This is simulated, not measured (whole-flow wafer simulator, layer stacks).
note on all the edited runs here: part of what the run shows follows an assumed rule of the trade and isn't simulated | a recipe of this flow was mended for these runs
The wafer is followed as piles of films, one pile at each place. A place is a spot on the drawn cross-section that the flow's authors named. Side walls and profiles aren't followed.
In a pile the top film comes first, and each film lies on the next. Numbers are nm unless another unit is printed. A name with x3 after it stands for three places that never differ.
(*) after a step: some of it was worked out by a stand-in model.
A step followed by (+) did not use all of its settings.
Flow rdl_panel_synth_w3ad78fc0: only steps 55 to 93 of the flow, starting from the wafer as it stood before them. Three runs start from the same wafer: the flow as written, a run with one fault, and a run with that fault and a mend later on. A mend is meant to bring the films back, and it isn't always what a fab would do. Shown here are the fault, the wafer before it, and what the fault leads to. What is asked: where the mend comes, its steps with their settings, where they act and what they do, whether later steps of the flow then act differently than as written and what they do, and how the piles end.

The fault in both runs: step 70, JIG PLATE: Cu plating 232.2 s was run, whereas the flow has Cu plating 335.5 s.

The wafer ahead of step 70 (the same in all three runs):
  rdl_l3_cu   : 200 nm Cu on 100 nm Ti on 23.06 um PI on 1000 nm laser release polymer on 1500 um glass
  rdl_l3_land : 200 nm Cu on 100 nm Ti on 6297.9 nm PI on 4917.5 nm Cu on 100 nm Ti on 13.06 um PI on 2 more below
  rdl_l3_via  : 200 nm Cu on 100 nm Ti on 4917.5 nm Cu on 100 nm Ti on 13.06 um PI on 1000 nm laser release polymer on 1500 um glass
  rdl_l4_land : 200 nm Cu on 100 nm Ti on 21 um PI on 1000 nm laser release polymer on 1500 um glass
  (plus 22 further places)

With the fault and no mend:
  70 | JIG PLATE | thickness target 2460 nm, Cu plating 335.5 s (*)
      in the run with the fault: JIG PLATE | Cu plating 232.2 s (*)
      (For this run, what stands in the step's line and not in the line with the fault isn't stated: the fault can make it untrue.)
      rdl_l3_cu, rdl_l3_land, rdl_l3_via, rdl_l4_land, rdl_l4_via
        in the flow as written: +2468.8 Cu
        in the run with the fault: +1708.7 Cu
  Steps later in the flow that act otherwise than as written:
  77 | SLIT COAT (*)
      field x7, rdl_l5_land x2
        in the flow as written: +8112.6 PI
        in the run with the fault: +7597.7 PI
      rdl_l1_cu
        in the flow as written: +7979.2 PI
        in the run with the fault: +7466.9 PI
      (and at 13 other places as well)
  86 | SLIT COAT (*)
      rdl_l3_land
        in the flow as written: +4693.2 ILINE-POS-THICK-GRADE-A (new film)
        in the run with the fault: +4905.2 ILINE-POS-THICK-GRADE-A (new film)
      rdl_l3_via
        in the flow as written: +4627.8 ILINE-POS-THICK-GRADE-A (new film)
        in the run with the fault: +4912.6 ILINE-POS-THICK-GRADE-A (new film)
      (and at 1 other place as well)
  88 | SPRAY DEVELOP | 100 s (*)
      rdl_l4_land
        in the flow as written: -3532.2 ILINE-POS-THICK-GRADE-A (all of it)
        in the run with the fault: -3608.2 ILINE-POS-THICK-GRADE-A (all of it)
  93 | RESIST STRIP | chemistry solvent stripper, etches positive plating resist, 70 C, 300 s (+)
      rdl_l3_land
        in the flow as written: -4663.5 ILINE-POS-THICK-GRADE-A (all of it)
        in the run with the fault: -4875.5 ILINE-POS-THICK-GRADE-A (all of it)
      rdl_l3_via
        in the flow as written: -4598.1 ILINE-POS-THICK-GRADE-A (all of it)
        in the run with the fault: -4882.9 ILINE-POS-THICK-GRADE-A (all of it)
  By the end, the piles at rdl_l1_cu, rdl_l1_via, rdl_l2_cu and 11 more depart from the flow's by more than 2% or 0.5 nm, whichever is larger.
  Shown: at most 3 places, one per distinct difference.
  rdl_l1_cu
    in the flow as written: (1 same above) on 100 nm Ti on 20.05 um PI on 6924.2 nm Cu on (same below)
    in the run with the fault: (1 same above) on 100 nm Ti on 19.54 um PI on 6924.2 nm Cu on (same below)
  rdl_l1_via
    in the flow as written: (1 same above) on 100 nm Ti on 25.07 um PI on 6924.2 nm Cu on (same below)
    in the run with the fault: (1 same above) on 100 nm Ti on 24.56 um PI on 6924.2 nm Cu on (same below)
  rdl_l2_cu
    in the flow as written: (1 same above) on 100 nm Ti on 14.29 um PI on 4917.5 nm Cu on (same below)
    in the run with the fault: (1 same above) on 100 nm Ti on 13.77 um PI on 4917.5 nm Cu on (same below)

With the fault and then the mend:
  After step 70 comes the mend.
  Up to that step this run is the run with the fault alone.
  70a | JIG PLATE | Cu plating 103.3 s (*) (a further turn of the flow's step 70, with different settings)
      rdl_l3_cu, rdl_l3_land, rdl_l3_via, rdl_l4_land, rdl_l4_via
        +760.1 Cu
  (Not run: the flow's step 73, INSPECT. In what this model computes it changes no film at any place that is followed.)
  Later steps of the flow that are run all act as written at every place that is followed.
  The piles end the same as the flow's at every place that both follow.
